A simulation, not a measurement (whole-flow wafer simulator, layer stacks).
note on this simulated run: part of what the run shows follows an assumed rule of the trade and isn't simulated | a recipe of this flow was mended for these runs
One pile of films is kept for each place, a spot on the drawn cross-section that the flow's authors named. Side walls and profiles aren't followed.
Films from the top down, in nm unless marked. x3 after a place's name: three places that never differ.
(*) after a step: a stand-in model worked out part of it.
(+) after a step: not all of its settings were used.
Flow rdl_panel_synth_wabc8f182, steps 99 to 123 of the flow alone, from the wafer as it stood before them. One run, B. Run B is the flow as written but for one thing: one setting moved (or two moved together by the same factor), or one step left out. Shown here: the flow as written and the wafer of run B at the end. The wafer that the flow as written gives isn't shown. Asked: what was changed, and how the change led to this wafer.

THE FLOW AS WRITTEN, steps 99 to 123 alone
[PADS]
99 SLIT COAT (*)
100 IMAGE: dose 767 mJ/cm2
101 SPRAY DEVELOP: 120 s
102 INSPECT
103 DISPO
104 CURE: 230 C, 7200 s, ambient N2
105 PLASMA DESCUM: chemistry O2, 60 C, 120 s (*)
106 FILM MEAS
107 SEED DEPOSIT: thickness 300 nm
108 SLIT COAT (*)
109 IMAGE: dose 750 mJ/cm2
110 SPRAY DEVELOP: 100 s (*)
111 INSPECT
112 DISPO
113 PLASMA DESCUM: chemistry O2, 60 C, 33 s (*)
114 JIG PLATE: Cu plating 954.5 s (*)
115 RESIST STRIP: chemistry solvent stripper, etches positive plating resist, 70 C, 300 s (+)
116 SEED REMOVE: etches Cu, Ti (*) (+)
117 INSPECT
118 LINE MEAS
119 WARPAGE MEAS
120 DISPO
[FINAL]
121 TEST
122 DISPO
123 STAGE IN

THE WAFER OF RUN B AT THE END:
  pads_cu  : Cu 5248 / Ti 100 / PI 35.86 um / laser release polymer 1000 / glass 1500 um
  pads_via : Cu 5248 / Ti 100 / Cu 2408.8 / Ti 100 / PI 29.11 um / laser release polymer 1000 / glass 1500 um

The cause: step 114, JIG PLATE: Cu plating 725.4 s was run, where the flow has Cu plating 954.5 s.

How the change led to this, step by step:
  114 JIG PLATE: Cu plating 954.5 s (*)
      pads_cu, pads_land: Cu +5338 (as written it would be: Cu +7023.8)
      pads_via: Cu +5338 (as written it would be: Cu +8307.4)
